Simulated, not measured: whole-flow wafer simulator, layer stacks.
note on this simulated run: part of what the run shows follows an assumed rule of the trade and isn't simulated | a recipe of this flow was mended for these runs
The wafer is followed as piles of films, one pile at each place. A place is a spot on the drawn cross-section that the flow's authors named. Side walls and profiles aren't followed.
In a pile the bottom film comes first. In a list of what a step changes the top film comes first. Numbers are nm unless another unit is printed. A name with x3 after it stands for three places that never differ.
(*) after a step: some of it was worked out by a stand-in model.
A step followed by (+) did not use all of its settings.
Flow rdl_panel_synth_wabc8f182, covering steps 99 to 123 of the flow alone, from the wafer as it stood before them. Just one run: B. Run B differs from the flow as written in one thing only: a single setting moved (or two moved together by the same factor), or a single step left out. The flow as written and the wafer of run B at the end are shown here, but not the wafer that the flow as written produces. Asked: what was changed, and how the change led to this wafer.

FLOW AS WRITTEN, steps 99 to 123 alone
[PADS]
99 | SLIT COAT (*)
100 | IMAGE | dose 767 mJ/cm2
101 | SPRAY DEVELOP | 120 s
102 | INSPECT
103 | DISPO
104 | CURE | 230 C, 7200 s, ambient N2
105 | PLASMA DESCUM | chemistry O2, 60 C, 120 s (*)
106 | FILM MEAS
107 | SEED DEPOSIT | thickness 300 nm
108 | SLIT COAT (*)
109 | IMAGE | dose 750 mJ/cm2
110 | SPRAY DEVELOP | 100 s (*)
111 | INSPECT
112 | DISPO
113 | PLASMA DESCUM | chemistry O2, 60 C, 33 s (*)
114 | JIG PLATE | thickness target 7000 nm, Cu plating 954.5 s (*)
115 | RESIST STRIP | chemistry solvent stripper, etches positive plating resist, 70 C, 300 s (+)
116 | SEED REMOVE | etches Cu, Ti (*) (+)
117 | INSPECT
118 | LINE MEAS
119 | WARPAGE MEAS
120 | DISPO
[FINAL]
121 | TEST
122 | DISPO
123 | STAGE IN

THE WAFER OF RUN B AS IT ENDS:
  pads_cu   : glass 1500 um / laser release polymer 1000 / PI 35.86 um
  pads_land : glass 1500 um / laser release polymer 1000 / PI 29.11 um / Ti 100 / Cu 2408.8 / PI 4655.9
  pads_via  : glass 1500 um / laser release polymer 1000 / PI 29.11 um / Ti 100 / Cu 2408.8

Cause: step 114, JIG PLATE: thickness target 7000 nm, Cu plating 954.5 s (*), was omitted.

Step by step, how the change led to this:
  116 | SEED REMOVE | etches Cu, Ti (*) (+)
      pads_cu, pads_land, pads_via: Cu loses 300 (all of it), Ti loses 100 (all of it) (in the flow as written it would be: Cu loses 390)
If metal films that touch count as one body, pads_cu has 0 bodies; the flow as written gives 1 body.
If metal films that touch count as one body, pads_land has 1 body; the flow as written gives 2 bodies (between them, from the top down: PI 4655.9).
